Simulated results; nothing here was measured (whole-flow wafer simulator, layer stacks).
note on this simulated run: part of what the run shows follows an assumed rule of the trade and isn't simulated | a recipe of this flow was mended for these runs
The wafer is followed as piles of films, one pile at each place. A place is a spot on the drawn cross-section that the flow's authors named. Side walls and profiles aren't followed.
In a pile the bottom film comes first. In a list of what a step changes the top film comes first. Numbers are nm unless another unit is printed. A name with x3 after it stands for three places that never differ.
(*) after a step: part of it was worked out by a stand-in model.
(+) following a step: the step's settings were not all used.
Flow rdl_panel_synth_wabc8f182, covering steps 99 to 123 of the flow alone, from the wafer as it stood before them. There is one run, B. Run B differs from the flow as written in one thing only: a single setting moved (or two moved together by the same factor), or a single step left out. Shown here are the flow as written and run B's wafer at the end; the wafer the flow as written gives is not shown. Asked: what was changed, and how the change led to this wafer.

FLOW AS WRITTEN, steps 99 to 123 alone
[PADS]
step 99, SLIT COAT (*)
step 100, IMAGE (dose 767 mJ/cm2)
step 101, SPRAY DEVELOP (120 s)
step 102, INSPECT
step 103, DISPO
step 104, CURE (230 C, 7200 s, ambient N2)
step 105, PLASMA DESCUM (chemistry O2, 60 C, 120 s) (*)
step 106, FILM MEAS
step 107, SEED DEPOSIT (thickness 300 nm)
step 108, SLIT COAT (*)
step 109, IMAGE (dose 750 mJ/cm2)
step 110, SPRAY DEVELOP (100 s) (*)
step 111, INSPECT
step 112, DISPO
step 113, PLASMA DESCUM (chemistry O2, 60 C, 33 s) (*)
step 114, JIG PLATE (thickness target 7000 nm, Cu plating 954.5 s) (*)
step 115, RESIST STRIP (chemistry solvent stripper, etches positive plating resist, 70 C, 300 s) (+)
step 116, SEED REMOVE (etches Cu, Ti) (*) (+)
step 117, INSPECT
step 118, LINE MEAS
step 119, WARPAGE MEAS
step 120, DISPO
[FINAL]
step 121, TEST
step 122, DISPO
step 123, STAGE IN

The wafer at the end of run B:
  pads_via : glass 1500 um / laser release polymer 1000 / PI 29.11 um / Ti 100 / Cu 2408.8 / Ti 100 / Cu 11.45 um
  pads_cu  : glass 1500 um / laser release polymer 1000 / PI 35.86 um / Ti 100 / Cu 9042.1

Cause: step 114, JIG PLATE: Cu plating 1241 s was run, while the flow as written has Cu plating 954.5 s.

The path from the change to this, step by step:
  step 114, JIG PLATE (thickness target 7000 nm, Cu plating 954.5 s) (*)
      pads_via: Cu gains 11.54 um (in the flow as written it would be: Cu gains 8307.4)
      pads_cu, pads_land: Cu gains 9132.1 (in the flow as written it would be: Cu gains 7023.8)
